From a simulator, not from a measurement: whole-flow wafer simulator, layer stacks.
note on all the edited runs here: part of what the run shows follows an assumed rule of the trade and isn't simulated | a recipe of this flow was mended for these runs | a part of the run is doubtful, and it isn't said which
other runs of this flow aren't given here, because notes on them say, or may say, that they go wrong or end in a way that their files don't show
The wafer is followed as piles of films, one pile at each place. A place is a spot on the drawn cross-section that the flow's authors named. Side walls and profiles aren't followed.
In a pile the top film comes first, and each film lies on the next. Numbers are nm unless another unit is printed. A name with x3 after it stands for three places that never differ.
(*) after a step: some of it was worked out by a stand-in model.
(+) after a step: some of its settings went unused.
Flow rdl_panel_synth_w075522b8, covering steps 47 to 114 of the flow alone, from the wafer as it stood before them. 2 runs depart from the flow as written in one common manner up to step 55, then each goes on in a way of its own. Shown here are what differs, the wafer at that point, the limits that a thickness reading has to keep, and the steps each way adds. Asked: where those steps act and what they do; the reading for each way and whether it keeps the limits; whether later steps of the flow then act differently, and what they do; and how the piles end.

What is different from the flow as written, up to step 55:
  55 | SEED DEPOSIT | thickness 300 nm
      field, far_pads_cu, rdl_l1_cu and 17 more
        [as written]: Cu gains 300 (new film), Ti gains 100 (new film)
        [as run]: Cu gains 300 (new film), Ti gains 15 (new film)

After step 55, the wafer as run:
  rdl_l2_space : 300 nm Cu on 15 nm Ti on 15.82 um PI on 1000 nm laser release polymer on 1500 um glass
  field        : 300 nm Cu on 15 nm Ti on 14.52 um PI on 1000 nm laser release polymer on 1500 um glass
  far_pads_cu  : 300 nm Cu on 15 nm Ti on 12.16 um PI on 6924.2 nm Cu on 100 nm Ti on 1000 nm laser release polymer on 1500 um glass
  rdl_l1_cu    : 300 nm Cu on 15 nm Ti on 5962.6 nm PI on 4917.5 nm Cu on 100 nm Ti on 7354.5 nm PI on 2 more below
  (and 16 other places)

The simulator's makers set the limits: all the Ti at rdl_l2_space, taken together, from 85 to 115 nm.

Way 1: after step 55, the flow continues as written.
  Reading after step 55: 15 nm, not within the limits.
  Steps later in the flow that act otherwise than as written (3 more steps, not shown, differ only slightly: by at most 2% or 0.5 nm, whichever is larger):
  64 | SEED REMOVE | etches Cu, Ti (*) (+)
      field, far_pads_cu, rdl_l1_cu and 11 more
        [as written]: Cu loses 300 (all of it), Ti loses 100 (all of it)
        [this way]: Cu loses 300 (all of it), Ti loses 15 (all of it)
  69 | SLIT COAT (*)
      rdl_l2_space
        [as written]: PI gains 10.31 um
        [this way]: PI gains 10.25 um
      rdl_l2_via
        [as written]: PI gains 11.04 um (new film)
        [this way]: PI gains 11.03 um (new film)
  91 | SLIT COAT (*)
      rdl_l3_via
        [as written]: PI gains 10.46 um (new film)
        [this way]: PI gains 10.47 um (new film)
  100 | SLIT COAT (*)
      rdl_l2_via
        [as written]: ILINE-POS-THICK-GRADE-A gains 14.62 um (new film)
        [this way]: ILINE-POS-THICK-GRADE-A gains 14.63 um (new film)
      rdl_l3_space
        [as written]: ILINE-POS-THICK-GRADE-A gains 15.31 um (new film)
        [this way]: ILINE-POS-THICK-GRADE-A gains 15.3 um (new film)
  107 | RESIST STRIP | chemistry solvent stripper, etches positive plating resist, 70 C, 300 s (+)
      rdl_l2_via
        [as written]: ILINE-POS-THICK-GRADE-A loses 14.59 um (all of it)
        [this way]: ILINE-POS-THICK-GRADE-A loses 14.6 um (all of it)
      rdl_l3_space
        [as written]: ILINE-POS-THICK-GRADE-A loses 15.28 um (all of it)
        [this way]: ILINE-POS-THICK-GRADE-A loses 15.27 um (all of it)
  By the end, the piles at rdl_l2_cu, rdl_l2_land, rdl_l2_via, rdl_l2_rim, rdl_l3_land, rdl_l3_via depart from the flow's by more than 2% or 0.5 nm, whichever is larger.
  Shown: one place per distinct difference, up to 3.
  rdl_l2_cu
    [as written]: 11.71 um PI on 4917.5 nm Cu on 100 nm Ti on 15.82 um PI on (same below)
    [this way]: 11.73 um PI on 4917.5 nm Cu on 15 nm Ti on 15.82 um PI on (same below)
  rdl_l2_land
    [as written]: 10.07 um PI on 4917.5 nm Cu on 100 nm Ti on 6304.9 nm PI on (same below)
    [this way]: 10.08 um PI on 4917.5 nm Cu on 15 nm Ti on 6304.9 nm PI on (same below)
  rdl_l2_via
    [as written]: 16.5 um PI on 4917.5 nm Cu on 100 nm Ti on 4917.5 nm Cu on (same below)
    [this way]: 16.51 um PI on 4917.5 nm Cu on 15 nm Ti on 4917.5 nm Cu on (same below)

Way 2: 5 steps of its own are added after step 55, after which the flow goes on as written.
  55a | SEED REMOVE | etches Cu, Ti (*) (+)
      field, far_pads_cu, rdl_l1_cu and 17 more
        Cu loses 300 (all of it), Ti loses 15 (all of it)
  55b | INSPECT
      leaves every film unchanged at each place that is followed
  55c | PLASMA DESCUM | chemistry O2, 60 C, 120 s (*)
      leaves every film unchanged at each place that is followed
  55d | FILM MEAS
      leaves every film unchanged at each place that is followed
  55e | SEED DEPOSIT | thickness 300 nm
      field, far_pads_cu, rdl_l1_cu and 17 more
        Cu gains 300 (new film), Ti gains 100 (new film)
  Reading after step 55e: 100 nm, inside the limits.
  Later steps of the flow that are run all act as written at every place that is followed.
  At every place that both follow, the piles at the end match the flow's.

The limits are kept by: way 2. They are not kept by: way 1.
